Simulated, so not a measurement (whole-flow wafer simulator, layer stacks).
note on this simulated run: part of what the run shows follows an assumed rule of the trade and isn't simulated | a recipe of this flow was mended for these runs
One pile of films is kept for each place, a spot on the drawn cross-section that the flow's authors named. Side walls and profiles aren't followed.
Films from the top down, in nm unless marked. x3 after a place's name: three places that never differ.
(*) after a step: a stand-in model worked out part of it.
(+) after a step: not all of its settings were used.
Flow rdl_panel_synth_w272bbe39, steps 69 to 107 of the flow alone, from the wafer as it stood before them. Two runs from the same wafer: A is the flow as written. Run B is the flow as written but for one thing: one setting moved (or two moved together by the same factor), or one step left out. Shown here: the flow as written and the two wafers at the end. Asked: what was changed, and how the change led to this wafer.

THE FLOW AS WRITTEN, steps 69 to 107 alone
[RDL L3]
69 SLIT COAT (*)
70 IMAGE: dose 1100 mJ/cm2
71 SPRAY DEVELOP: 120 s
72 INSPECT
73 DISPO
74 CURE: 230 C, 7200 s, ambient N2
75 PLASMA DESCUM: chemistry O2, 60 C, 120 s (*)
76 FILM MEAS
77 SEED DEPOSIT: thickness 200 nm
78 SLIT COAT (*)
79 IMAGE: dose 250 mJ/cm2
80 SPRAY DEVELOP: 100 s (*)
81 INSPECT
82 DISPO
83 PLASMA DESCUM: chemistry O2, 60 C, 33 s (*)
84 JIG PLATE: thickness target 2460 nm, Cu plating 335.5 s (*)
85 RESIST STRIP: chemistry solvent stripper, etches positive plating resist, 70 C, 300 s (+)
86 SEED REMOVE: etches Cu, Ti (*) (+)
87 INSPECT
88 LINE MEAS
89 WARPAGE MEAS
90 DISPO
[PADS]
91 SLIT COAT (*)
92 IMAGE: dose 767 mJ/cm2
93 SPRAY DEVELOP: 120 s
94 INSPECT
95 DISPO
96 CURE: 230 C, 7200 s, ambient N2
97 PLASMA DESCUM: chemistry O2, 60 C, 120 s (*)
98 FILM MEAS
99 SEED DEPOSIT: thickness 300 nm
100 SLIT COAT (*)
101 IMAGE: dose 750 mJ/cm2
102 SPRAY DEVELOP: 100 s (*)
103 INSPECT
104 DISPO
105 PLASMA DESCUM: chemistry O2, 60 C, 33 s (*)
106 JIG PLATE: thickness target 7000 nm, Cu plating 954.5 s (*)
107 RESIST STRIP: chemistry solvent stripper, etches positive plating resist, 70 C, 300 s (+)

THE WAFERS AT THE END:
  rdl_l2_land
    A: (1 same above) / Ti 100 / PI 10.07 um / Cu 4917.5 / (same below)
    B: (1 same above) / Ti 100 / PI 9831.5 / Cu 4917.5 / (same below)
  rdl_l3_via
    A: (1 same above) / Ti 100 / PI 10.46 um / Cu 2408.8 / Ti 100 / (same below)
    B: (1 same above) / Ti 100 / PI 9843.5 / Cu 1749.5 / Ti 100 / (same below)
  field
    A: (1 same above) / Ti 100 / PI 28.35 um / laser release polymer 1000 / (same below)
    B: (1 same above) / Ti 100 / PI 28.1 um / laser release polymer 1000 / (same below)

The cause: step 84, JIG PLATE: Cu plating 245.9 s was run, where the flow has Cu plating 335.5 s.

How the change led to this, step by step:
  84 JIG PLATE: thickness target 2460 nm, Cu plating 335.5 s (*)
      rdl_l3_cu, rdl_l3_land, rdl_l3_via, pads_land, pads_via: A Cu +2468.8 | B Cu +1809.5
  91 SLIT COAT (*)
      rdl_l3_via: A PI +10.46 um (new film) | B PI +9843.5 (new film)
      field: A PI +5893.8 | B PI +5649.4
      (and at 15 more places)
  100 SLIT COAT (*)
      rdl_l2_space: A ILINE-POS-THICK-GRADE-A +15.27 um (new film) | B ILINE-POS-THICK-GRADE-A +15.28 um (new film)
      rdl_l2_land: A ILINE-POS-THICK-GRADE-A +14.69 um (new film) | B ILINE-POS-THICK-GRADE-A +14.68 um (new film)
      (and at 9 more places)
  102 SPRAY DEVELOP: 100 s (*)
      pads_cu: A ILINE-POS-THICK-GRADE-A -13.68 um (all of it) | B ILINE-POS-THICK-GRADE-A -13.65 um (all of it)
      pads_land: A ILINE-POS-THICK-GRADE-A -13.11 um (all of it) | B ILINE-POS-THICK-GRADE-A -13.17 um (all of it)
      (and at 1 more place)
  106 JIG PLATE: thickness target 7000 nm, Cu plating 954.5 s (*)
      pads_via: A Au/Ni/Cu +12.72 um (new film) | B Au/Ni/Cu +12.8 um (new film)
  107 RESIST STRIP: chemistry solvent stripper, etches positive plating resist, 70 C, 300 s (+)
      rdl_l1_space: A ILINE-POS-THICK-GRADE-A -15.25 um (all of it) | B ILINE-POS-THICK-GRADE-A -15.26 um (all of it)
      rdl_l1_via: A ILINE-POS-THICK-GRADE-A -14.68 um (all of it) | B ILINE-POS-THICK-GRADE-A -14.67 um (all of it)
      (and at 8 more places)
